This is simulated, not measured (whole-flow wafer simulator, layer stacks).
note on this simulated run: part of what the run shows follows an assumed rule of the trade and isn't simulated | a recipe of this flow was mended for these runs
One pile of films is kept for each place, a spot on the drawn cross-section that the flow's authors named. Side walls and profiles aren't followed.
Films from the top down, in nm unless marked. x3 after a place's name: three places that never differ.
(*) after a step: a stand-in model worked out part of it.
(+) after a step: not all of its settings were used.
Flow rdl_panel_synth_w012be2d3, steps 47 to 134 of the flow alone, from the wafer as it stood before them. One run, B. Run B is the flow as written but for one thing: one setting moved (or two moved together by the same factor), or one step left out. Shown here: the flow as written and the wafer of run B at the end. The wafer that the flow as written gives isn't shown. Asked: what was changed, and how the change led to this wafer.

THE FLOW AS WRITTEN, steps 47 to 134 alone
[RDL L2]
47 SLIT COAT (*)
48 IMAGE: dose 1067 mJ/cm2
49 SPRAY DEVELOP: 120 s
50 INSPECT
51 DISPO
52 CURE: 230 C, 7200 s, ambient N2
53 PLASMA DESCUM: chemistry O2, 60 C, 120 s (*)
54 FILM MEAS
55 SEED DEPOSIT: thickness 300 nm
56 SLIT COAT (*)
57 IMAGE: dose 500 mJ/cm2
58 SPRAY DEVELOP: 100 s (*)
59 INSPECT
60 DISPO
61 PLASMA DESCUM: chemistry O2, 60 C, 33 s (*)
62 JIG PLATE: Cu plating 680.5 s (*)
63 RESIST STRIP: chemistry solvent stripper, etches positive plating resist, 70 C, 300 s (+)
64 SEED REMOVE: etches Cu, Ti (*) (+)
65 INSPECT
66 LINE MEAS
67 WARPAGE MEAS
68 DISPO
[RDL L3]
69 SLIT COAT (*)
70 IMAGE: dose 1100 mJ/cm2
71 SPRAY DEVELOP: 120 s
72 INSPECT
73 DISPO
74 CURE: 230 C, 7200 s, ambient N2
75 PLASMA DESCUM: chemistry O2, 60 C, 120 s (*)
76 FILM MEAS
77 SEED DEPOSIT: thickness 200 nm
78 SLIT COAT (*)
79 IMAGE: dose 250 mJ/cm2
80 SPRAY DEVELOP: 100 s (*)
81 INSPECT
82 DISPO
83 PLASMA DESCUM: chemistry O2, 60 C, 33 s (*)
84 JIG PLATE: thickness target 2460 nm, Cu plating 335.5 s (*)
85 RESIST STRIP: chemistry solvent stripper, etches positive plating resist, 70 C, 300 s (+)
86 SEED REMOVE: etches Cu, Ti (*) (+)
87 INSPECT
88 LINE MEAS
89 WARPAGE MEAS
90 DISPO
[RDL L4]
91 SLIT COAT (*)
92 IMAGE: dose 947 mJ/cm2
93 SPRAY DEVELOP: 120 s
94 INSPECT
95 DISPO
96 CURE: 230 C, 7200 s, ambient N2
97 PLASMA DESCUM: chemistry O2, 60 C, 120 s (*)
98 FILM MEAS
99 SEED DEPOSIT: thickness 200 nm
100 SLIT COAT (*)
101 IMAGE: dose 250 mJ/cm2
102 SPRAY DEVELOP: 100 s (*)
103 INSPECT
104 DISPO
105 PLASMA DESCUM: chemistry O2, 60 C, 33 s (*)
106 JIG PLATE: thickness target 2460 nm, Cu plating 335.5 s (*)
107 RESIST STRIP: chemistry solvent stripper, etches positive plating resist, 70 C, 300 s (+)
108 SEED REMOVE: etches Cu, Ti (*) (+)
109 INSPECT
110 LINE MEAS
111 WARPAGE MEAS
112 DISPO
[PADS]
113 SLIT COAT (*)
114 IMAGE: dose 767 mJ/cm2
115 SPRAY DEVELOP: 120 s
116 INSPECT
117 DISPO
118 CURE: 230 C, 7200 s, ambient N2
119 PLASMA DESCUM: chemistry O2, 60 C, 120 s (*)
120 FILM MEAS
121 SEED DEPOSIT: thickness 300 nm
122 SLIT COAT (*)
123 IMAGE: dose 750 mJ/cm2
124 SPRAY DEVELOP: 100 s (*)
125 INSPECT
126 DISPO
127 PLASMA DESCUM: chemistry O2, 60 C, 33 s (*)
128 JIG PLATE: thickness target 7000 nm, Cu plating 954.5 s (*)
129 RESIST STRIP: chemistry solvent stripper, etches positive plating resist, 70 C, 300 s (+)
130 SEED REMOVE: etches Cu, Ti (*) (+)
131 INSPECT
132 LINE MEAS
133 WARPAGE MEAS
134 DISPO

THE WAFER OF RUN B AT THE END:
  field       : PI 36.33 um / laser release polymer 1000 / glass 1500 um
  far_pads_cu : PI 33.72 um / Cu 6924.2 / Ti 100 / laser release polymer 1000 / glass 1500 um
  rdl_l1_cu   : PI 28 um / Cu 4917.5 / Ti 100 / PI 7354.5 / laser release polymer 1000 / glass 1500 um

The cause: step 62, JIG PLATE: Cu plating 626.1 s was run, where the flow has Cu plating 680.5 s.

How the change led to this, step by step:
  62 JIG PLATE: Cu plating 680.5 s (*)
      rdl_l2_cu, rdl_l2_land, rdl_l2_via, rdl_l2_rim, rdl_l3_land, rdl_l3_via: Cu +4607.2 (as written it would be: Cu +5007.5)
  69 SLIT COAT (*)
      rdl_l2_space: PI +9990 (as written it would be: PI +10.31 um)
      rdl_l3_cu, rdl_l3_space: PI +9691.6 (as written it would be: PI +9998.1)
      (and at 2 more places)
  78 SLIT COAT (*)
      rdl_l2_via: ILINE-POS-THICK-GRADE-A +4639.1 (new film) (as written it would be: ILINE-POS-THICK-GRADE-A +4519.3 (new film))
  85 RESIST STRIP: chemistry solvent stripper, etches positive plating resist, 70 C, 300 s (+)
      rdl_l2_via: ILINE-POS-THICK-GRADE-A -4609.4 (all of it) (as written it would be: ILINE-POS-THICK-GRADE-A -4489.6 (all of it))
  91 SLIT COAT (*)
      far_pads_cu: PI +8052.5 (as written it would be: PI +7829.7)
      rdl_l1_cu: PI +8324.4 (as written it would be: PI +8062.8)
      (and at 4 more places)
  100 SLIT COAT (*)
      rdl_l1_cu: ILINE-POS-THICK-GRADE-A +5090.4 (new film) (as written it would be: ILINE-POS-THICK-GRADE-A +5202.8 (new film))
      rdl_l1_space: ILINE-POS-THICK-GRADE-A +5094 (new film) (as written it would be: ILINE-POS-THICK-GRADE-A +5250.1 (new film))
  107 RESIST STRIP: chemistry solvent stripper, etches positive plating resist, 70 C, 300 s (+)
      rdl_l1_cu: ILINE-POS-THICK-GRADE-A -5060.7 (all of it) (as written it would be: ILINE-POS-THICK-GRADE-A -5173.1 (all of it))
      rdl_l1_space: ILINE-POS-THICK-GRADE-A -5064.3 (all of it) (as written it would be: ILINE-POS-THICK-GRADE-A -5220.4 (all of it))
  113 SLIT COAT (*)
      rdl_l1_cu: PI +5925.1 (as written it would be: PI +6055.6)
      rdl_l1_space: PI +5940.2 (as written it would be: PI +6102.4)
  122 SLIT COAT (*)
      rdl_l2_cu, rdl_l2_space: ILINE-POS-THICK-GRADE-A +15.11 um (new film) (as written it would be: ILINE-POS-THICK-GRADE-A +15.12 um (new film))
      rdl_l1_rim: ILINE-POS-THICK-GRADE-A +14.98 um (new film) (as written it would be: ILINE-POS-THICK-GRADE-A +14.99 um (new film))
      (and at 5 more places)
  129 RESIST STRIP: chemistry solvent stripper, etches positive plating resist, 70 C, 300 s (+)
      rdl_l1_via, rdl_l3_via: ILINE-POS-THICK-GRADE-A -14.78 um (all of it) (as written it would be: ILINE-POS-THICK-GRADE-A -14.77 um (all of it))
      rdl_l2_cu, rdl_l2_space: ILINE-POS-THICK-GRADE-A -15.08 um (all of it) (as written it would be: ILINE-POS-THICK-GRADE-A -15.09 um (all of it))
      (and at 5 more places)
